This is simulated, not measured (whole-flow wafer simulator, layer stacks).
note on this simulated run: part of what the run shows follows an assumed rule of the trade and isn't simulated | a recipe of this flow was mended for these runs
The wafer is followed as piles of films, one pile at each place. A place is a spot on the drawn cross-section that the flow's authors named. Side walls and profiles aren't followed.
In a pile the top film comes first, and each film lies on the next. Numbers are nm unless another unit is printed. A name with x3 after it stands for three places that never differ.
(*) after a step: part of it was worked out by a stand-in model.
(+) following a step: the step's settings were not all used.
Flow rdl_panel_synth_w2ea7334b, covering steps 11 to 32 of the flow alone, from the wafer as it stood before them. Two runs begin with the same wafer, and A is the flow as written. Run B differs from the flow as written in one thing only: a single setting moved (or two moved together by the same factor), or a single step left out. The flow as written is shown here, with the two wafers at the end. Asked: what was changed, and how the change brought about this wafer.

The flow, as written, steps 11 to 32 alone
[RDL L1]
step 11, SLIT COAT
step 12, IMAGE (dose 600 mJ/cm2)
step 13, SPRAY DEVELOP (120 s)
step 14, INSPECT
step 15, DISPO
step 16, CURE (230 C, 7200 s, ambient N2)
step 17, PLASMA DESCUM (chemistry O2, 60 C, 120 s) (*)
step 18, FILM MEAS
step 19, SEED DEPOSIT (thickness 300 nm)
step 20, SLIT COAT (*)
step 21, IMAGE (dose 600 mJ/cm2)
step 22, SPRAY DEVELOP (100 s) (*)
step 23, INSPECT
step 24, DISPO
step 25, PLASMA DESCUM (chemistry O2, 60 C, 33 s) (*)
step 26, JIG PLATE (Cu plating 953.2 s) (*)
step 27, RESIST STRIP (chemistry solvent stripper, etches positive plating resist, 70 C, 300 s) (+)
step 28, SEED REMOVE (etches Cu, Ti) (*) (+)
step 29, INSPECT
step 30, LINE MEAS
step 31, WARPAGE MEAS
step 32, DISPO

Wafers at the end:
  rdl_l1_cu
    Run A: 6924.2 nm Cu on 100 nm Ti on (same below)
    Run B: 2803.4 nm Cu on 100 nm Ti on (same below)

Cause: step 26, JIG PLATE: Cu plating 393.2 s was run, though the flow has Cu plating 953.2 s.

The path from the change to this, step by step:
  step 26, JIG PLATE (Cu plating 953.2 s) (*)
      rdl_l1_cu, rdl_l1_via, rdl_l1_rim x3: A +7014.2 Cu | B +2893.4 Cu
